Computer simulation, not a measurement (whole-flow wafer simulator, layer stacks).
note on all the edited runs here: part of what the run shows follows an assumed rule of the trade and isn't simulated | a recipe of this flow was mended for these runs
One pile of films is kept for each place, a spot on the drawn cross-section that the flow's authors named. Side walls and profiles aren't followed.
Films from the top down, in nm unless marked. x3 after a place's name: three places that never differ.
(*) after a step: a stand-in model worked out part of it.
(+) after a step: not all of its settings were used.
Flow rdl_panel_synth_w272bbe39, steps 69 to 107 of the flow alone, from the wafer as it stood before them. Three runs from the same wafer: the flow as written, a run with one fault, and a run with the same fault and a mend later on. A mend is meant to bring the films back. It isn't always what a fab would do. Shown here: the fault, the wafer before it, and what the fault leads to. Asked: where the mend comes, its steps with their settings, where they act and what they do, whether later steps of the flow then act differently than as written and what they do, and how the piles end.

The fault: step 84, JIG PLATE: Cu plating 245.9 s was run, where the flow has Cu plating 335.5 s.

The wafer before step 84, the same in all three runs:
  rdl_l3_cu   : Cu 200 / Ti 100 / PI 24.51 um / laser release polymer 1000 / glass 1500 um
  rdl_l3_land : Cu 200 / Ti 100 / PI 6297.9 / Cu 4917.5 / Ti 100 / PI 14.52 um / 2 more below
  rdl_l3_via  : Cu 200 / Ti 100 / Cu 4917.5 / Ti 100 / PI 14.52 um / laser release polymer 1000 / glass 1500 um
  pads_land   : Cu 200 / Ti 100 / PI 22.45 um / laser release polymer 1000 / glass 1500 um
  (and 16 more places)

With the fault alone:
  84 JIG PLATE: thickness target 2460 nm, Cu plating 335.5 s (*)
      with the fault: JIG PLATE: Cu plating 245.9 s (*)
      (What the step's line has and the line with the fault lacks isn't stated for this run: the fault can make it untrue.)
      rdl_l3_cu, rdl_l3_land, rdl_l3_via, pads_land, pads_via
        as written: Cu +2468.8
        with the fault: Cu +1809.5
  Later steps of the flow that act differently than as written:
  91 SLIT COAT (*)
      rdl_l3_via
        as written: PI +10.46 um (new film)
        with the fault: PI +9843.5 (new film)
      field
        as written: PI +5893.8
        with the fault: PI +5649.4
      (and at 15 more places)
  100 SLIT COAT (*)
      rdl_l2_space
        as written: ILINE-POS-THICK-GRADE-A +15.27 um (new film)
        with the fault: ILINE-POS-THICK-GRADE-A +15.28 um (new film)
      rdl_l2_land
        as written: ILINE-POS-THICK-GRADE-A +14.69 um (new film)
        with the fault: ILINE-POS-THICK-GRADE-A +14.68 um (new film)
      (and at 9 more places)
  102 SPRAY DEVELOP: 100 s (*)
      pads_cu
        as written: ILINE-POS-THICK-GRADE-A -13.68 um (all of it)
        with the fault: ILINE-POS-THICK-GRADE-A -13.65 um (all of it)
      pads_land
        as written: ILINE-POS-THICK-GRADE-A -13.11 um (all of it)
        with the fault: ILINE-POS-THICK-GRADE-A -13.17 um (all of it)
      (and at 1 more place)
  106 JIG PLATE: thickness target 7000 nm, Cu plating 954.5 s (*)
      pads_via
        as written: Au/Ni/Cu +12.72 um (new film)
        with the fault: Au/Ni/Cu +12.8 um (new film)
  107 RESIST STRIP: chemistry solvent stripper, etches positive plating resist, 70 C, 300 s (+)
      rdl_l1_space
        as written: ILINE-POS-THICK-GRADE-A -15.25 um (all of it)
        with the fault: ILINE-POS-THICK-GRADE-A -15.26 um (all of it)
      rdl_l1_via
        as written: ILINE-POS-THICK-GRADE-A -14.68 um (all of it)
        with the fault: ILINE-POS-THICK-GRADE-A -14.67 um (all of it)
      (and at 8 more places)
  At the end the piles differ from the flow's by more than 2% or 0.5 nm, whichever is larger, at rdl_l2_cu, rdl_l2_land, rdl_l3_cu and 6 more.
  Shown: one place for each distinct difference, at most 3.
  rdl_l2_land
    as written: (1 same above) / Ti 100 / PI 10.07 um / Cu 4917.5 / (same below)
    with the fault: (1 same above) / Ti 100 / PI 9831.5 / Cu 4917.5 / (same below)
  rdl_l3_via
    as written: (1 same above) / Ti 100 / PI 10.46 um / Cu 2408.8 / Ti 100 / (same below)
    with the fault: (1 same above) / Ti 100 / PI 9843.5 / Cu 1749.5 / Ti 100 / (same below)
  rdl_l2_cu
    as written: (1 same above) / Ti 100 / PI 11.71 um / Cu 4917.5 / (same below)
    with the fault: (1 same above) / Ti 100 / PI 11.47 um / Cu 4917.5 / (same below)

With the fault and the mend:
  The mend comes after step 84.
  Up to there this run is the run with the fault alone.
  84a JIG PLATE: Cu plating 89.58 s (*) (the flow's step 84 once more, with other settings)
      rdl_l3_cu, rdl_l3_land, rdl_l3_via, pads_land, pads_via
        Cu +659.2
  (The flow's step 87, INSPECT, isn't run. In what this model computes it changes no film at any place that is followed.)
  No later step of the flow acts differently than as written, at any place that is followed, by more than 2% or 0.5 nm, whichever is larger.
  At the end the piles differ from the flow's only slightly at the places that both follow, by at most 2% or 0.5 nm, whichever is larger.
